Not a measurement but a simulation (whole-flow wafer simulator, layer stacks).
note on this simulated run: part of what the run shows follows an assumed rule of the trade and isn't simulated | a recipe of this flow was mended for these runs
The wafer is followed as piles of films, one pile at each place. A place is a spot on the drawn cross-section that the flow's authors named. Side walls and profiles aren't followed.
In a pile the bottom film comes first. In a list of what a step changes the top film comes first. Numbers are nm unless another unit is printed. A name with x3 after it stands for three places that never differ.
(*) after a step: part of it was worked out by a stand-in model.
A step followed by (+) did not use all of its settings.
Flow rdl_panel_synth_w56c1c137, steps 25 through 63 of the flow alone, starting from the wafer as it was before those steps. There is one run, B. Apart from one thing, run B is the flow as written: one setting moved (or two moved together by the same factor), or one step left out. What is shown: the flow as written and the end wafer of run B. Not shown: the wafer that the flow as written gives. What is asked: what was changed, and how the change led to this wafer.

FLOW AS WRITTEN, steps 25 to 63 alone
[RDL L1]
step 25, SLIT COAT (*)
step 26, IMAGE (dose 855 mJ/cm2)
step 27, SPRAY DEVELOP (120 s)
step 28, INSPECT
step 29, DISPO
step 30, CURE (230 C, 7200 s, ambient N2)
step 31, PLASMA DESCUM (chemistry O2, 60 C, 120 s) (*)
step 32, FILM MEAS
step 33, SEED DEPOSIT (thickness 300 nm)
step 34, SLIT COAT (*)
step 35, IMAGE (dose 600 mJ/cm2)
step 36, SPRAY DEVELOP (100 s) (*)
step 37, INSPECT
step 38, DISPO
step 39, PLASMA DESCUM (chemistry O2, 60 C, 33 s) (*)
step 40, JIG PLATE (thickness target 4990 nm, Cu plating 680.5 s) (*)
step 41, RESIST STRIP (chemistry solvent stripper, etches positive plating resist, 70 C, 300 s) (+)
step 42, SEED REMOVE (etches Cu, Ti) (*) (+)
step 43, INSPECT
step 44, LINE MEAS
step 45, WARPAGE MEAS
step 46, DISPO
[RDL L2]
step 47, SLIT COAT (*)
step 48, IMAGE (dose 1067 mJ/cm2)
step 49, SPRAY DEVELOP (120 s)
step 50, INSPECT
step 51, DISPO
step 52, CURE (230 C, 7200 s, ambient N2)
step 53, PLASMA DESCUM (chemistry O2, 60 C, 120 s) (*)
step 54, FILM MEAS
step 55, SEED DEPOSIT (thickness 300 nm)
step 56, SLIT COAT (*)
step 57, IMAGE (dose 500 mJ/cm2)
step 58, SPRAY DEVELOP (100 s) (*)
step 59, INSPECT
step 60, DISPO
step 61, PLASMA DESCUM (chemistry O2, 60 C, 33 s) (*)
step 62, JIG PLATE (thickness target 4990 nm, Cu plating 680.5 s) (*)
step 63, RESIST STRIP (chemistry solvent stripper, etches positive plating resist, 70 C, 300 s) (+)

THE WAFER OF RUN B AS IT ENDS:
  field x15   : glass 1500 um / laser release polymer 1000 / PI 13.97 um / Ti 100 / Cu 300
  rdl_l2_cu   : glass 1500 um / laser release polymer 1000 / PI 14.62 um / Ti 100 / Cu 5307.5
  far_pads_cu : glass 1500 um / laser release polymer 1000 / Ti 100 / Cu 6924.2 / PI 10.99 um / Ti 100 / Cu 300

What caused this: step 40, JIG PLATE: Cu plating 347.1 s was run, while the flow as written has Cu plating 680.5 s.

How this came from the change, step by step:
  step 40, JIG PLATE (thickness target 4990 nm, Cu plating 680.5 s) (*)
      rdl_l1_cu, rdl_l1_land, rdl_l1_via, rdl_l1_rim, rdl_l2_land, rdl_l2_via: +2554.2 Cu (as written it would have been: +5007.5 Cu)
  step 47, SLIT COAT (*)
      field x15, rdl_l2_rim x3: +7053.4 PI (as written it would have been: +7600.9 PI)
      rdl_l2_cu, rdl_l2_space: +7705.7 PI (as written it would have been: +8899.9 PI)
      (and at 5 other places as well)
  step 56, SLIT COAT (*)
      rdl_l1_via: +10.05 um ILINE-POS-THICK-GRADE-A (new film) (as written it would have been: +9582.7 ILINE-POS-THICK-GRADE-A (new film))
      rdl_l2_cu, rdl_l2_space: +9561.8 ILINE-POS-THICK-GRADE-A (new film) (as written it would have been: +9884.2 ILINE-POS-THICK-GRADE-A (new film))
      (and at 7 other places as well)
  step 58, SPRAY DEVELOP (100 s) (*)
      rdl_l2_cu: -9561.8 ILINE-POS-THICK-GRADE-A (all of it) (as written it would have been: -9884.2 ILINE-POS-THICK-GRADE-A (all of it))
      rdl_l2_land: -7783.1 ILINE-POS-THICK-GRADE-A (all of it) (as written it would have been: -7416.3 ILINE-POS-THICK-GRADE-A (all of it))
      (and at 1 other place as well)
  step 63, RESIST STRIP (chemistry solvent stripper, etches positive plating resist, 70 C, 300 s) (+)
      rdl_l1_via: -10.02 um ILINE-POS-THICK-GRADE-A (all of it) (as written it would have been: -9553 ILINE-POS-THICK-GRADE-A (all of it))
      far_pads_cu: -9582.6 ILINE-POS-THICK-GRADE-A (all of it) (as written it would have been: -9903.4 ILINE-POS-THICK-GRADE-A (all of it))
      (and at 5 other places as well)
